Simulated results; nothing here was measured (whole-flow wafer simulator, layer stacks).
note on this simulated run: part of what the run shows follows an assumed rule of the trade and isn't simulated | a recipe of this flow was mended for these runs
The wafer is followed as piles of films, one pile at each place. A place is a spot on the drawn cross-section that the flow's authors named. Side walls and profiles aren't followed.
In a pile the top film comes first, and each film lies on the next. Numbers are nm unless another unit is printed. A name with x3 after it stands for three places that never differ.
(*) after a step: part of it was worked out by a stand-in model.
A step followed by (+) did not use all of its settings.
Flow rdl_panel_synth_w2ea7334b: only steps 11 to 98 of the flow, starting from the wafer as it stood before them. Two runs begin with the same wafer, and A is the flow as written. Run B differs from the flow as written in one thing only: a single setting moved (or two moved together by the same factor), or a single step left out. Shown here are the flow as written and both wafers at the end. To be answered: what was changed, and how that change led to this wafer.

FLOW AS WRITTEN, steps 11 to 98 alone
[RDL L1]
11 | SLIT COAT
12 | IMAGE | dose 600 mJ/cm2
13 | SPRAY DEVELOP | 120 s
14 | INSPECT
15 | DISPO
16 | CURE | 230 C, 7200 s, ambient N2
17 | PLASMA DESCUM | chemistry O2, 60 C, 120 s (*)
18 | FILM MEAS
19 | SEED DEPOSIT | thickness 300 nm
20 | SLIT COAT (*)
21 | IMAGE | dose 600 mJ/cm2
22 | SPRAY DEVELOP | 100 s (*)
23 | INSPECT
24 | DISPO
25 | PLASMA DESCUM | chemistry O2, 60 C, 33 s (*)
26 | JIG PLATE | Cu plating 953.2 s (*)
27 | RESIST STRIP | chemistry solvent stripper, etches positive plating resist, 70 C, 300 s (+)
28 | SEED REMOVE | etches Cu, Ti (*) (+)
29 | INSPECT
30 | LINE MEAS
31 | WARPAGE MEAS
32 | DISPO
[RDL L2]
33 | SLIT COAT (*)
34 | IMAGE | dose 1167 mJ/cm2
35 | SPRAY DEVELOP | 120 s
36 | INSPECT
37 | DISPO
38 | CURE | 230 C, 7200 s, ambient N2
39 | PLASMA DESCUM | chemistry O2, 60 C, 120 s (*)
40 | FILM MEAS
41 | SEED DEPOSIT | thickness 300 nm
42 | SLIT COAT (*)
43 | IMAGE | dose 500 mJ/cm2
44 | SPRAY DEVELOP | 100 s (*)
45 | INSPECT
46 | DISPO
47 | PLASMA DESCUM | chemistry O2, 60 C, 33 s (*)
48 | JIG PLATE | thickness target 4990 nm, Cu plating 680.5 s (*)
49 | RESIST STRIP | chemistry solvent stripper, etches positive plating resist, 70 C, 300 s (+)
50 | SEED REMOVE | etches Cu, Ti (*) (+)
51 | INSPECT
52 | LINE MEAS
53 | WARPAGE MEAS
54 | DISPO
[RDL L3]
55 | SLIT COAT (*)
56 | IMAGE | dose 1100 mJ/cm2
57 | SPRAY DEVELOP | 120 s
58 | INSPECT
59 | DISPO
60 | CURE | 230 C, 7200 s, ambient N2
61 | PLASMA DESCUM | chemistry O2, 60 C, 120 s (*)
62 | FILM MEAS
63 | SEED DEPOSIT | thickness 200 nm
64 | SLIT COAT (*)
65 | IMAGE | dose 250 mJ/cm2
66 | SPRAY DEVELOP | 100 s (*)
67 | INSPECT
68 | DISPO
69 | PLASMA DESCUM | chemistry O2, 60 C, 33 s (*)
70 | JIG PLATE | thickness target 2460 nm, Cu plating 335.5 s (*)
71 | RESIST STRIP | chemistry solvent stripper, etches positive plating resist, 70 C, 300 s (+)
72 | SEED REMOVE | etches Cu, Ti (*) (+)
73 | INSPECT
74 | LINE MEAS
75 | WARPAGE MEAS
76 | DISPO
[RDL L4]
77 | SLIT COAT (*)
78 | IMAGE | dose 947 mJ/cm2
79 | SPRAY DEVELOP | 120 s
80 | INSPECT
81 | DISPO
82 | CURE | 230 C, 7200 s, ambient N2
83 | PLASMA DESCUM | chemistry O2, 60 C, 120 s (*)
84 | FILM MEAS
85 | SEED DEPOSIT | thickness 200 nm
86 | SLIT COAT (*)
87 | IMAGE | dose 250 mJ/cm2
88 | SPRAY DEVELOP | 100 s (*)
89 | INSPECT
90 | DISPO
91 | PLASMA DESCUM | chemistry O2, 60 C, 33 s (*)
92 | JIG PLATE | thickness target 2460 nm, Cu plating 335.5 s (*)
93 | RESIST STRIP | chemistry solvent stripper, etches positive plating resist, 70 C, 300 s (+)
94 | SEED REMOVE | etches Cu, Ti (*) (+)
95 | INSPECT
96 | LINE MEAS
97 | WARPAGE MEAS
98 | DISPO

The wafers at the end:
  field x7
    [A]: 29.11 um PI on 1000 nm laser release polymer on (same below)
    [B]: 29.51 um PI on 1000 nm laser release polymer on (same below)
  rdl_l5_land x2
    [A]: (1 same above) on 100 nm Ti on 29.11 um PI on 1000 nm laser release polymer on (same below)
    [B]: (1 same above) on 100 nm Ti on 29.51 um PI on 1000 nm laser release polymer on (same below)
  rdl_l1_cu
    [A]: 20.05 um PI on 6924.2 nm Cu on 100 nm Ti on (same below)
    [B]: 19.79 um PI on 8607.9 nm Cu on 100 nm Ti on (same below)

What caused this: step 26, JIG PLATE: Cu plating 1182 s was run, though the flow has Cu plating 953.2 s.

How this came from the change, step by step:
  26 | JIG PLATE | Cu plating 953.2 s (*)
      rdl_l1_cu, rdl_l1_via, rdl_l1_rim, rdl_l2_land, rdl_l2_via: A Cu gains 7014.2 | B Cu gains 8697.9
  33 | SLIT COAT (*)
      rdl_l2_cu, rdl_l2_space: A PI gains 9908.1 | B PI gains 10.78 um
      field x7, rdl_l3_cu, rdl_l3_space and 9 more: A PI gains 8062.5 | B PI gains 8459.9
      (and at 4 other places as well)
  42 | SLIT COAT (*)
      rdl_l1_via: A ILINE-POS-THICK-GRADE-A gains 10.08 um (new film) | B ILINE-POS-THICK-GRADE-A gains 9855.8 (new film)
      rdl_l2_cu, rdl_l2_space: A ILINE-POS-THICK-GRADE-A gains 10.13 um (new film) | B ILINE-POS-THICK-GRADE-A gains 10.32 um (new film)
      (and at 3 other places as well)
  44 | SPRAY DEVELOP | 100 s (*)
      rdl_l2_cu: A ILINE-POS-THICK-GRADE-A loses 10.13 um (all of it) | B ILINE-POS-THICK-GRADE-A loses 10.32 um (all of it)
      rdl_l2_land: A ILINE-POS-THICK-GRADE-A loses 7139.5 (all of it) | B ILINE-POS-THICK-GRADE-A loses 6922.9 (all of it)
      (and at 1 other place as well)
  49 | RESIST STRIP | chemistry solvent stripper, etches positive plating resist, 70 C, 300 s (+)
      rdl_l1_via: A ILINE-POS-THICK-GRADE-A loses 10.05 um (all of it) | B ILINE-POS-THICK-GRADE-A loses 9826.1 (all of it)
      rdl_l1_space: A ILINE-POS-THICK-GRADE-A loses 10.49 um (all of it) | B ILINE-POS-THICK-GRADE-A loses 10.7 um (all of it)
      (and at 1 other place as well)
  55 | SLIT COAT (*)
      rdl_l1_space: A PI gains 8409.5 | B PI gains 8587.9
      rdl_l1_via: A PI gains 8010.4 | B PI gains 7821.2
      (and at 4 other places as well)
  64 | SLIT COAT (*)
      rdl_l1_via: A ILINE-POS-THICK-GRADE-A gains 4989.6 (new film) | B ILINE-POS-THICK-GRADE-A gains 4873.4 (new film)
      rdl_l2_land: A ILINE-POS-THICK-GRADE-A gains 4157.2 (new film) | B ILINE-POS-THICK-GRADE-A gains 4063.3 (new film)
      (and at 1 other place as well)
  71 | RESIST STRIP | chemistry solvent stripper, etches positive plating resist, 70 C, 300 s (+)
      rdl_l1_via: A ILINE-POS-THICK-GRADE-A loses 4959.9 (all of it) | B ILINE-POS-THICK-GRADE-A loses 4843.7 (all of it)
      rdl_l2_land: A ILINE-POS-THICK-GRADE-A loses 4127.5 (all of it) | B ILINE-POS-THICK-GRADE-A loses 4033.6 (all of it)
      (and at 1 other place as well)
